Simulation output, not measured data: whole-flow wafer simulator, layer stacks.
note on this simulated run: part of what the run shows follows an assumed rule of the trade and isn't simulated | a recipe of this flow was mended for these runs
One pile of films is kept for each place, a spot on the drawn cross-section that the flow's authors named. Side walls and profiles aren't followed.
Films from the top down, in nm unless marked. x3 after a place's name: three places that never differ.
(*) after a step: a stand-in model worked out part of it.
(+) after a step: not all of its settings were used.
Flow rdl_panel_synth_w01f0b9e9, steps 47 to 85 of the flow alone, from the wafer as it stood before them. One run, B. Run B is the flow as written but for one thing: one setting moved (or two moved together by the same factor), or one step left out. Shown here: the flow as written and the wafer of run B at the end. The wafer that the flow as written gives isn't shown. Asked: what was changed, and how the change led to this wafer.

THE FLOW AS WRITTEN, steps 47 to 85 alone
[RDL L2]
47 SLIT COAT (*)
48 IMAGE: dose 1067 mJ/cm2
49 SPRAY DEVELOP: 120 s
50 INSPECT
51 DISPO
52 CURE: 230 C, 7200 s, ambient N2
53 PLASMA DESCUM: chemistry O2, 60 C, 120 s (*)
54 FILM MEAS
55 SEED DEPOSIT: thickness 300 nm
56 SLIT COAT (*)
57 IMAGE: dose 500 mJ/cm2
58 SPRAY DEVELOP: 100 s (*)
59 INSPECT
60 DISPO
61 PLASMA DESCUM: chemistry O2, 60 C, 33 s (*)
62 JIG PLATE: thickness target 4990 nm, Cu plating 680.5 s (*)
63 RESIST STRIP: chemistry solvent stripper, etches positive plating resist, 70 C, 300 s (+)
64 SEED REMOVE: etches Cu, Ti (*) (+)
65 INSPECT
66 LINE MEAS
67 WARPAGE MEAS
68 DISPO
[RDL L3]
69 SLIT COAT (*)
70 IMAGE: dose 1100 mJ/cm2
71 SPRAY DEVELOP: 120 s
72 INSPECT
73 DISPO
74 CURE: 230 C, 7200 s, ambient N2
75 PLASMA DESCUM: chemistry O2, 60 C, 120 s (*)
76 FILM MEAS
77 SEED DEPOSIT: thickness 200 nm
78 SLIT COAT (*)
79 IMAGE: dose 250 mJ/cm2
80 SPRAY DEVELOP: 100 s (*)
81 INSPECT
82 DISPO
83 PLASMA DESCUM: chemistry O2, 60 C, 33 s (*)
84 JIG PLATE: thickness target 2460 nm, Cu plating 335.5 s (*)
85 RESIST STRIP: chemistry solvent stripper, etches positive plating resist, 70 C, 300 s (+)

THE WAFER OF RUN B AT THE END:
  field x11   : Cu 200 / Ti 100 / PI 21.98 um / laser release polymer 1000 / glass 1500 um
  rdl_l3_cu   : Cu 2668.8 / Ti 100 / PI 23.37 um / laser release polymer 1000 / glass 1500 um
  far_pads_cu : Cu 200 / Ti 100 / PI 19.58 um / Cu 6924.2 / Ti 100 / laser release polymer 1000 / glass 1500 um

The cause: step 62, JIG PLATE: Cu plating 472.9 s was run, where the flow has Cu plating 680.5 s.

How the change led to this, step by step:
  62 JIG PLATE: thickness target 4990 nm, Cu plating 680.5 s (*)
      rdl_l2_cu, rdl_l2_land, rdl_l2_via, rdl_l2_rim, rdl_l3_land, rdl_l3_via: Cu +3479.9 (as written it would be: Cu +5007.5)
  69 SLIT COAT (*)
      rdl_l2_space: PI +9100 (as written it would be: PI +10.31 um)
      field x11, rdl_l4_land x2: PI +7465.5 (as written it would be: PI +7936.4)
      (and at 12 more places)
  78 SLIT COAT (*)
      rdl_l3_cu, rdl_l3_space: ILINE-POS-THICK-GRADE-A +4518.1 (new film) (as written it would be: ILINE-POS-THICK-GRADE-A +4624.3 (new film))
      rdl_l2_cu: ILINE-POS-THICK-GRADE-A +5058.2 (new film) (as written it would be: ILINE-POS-THICK-GRADE-A +5163.2 (new film))
      (and at 5 more places)
  80 SPRAY DEVELOP: 100 s (*)
      rdl_l3_cu: ILINE-POS-THICK-GRADE-A -4518.1 (all of it) (as written it would be: ILINE-POS-THICK-GRADE-A -4624.3 (all of it))
      rdl_l3_land: ILINE-POS-THICK-GRADE-A -2978.9 (all of it) (as written it would be: ILINE-POS-THICK-GRADE-A -2880.1 (all of it))
  85 RESIST STRIP: chemistry solvent stripper, etches positive plating resist, 70 C, 300 s (+)
      rdl_l2_cu: ILINE-POS-THICK-GRADE-A -5028.5 (all of it) (as written it would be: ILINE-POS-THICK-GRADE-A -5133.5 (all of it))
      rdl_l2_space: ILINE-POS-THICK-GRADE-A -5288.4 (all of it) (as written it would be: ILINE-POS-THICK-GRADE-A -5505.7 (all of it))
      (and at 4 more places)
